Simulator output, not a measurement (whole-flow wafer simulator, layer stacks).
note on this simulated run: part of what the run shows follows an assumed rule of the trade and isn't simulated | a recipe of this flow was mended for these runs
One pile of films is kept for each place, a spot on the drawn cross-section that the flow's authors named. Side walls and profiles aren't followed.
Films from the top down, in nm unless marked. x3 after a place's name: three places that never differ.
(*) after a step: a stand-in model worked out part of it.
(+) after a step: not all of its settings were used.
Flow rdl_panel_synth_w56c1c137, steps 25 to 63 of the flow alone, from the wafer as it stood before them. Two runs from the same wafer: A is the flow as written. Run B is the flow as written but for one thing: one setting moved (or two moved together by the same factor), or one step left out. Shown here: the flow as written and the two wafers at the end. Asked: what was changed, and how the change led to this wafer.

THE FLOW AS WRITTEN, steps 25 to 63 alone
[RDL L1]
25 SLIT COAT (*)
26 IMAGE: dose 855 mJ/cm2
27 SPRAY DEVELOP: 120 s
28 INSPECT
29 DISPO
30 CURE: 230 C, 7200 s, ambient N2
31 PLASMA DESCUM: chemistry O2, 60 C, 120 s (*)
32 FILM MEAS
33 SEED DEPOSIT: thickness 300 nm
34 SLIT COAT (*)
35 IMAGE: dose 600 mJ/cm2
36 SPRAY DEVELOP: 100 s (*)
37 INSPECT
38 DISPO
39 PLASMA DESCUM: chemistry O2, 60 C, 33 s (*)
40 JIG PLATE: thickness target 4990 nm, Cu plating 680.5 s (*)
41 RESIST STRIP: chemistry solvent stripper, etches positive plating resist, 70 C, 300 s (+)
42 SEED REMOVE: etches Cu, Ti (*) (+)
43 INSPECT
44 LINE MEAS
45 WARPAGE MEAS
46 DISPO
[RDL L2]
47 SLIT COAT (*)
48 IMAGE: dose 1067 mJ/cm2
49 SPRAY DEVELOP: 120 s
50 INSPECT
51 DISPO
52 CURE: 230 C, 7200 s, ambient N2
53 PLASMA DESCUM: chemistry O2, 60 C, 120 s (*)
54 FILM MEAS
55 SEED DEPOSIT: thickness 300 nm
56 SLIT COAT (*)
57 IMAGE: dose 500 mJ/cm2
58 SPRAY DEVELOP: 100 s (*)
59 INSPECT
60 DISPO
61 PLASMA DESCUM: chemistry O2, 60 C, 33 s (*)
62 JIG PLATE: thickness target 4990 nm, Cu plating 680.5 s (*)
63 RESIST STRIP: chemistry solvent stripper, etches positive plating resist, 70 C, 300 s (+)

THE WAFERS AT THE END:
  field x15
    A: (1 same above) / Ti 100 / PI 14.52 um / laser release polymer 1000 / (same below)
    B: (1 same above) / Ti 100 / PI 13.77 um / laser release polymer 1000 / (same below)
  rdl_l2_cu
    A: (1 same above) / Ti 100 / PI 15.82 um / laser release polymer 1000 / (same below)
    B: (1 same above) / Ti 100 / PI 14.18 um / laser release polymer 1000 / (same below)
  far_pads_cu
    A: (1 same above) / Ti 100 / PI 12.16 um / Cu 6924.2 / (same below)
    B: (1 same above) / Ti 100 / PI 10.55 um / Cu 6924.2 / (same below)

The cause: step 40, JIG PLATE: Cu plating 221.2 s was run, where the flow has Cu plating 680.5 s.

How the change led to this, step by step:
  40 JIG PLATE: thickness target 4990 nm, Cu plating 680.5 s (*)
      rdl_l1_cu, rdl_l1_land, rdl_l1_via, rdl_l1_rim, rdl_l2_land, rdl_l2_via: A Cu +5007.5 | B Cu +1627.7
  47 SLIT COAT (*)
      field x15, rdl_l2_rim x3: A PI +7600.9 | B PI +6851.2
      rdl_l2_cu, rdl_l2_space: A PI +8899.9 | B PI +7265.2
      (and at 7 more places)
  56 SLIT COAT (*)
      rdl_l1_via: A ILINE-POS-THICK-GRADE-A +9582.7 (new film) | B ILINE-POS-THICK-GRADE-A +10.23 um (new film)
      far_pads_cu: A ILINE-POS-THICK-GRADE-A +9933.1 (new film) | B ILINE-POS-THICK-GRADE-A +9482.6 (new film)
      (and at 8 more places)
  58 SPRAY DEVELOP: 100 s (*)
      rdl_l2_cu: A ILINE-POS-THICK-GRADE-A -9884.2 (all of it) | B ILINE-POS-THICK-GRADE-A -9443 (all of it)
      rdl_l2_land: A ILINE-POS-THICK-GRADE-A -7416.3 (all of it) | B ILINE-POS-THICK-GRADE-A -7930.1 (all of it)
      (and at 1 more place)
  63 RESIST STRIP: chemistry solvent stripper, etches positive plating resist, 70 C, 300 s (+)
      rdl_l1_via: A ILINE-POS-THICK-GRADE-A -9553 (all of it) | B ILINE-POS-THICK-GRADE-A -10.2 um (all of it)
      far_pads_cu: A ILINE-POS-THICK-GRADE-A -9903.4 (all of it) | B ILINE-POS-THICK-GRADE-A -9452.9 (all of it)
      (and at 5 more places)
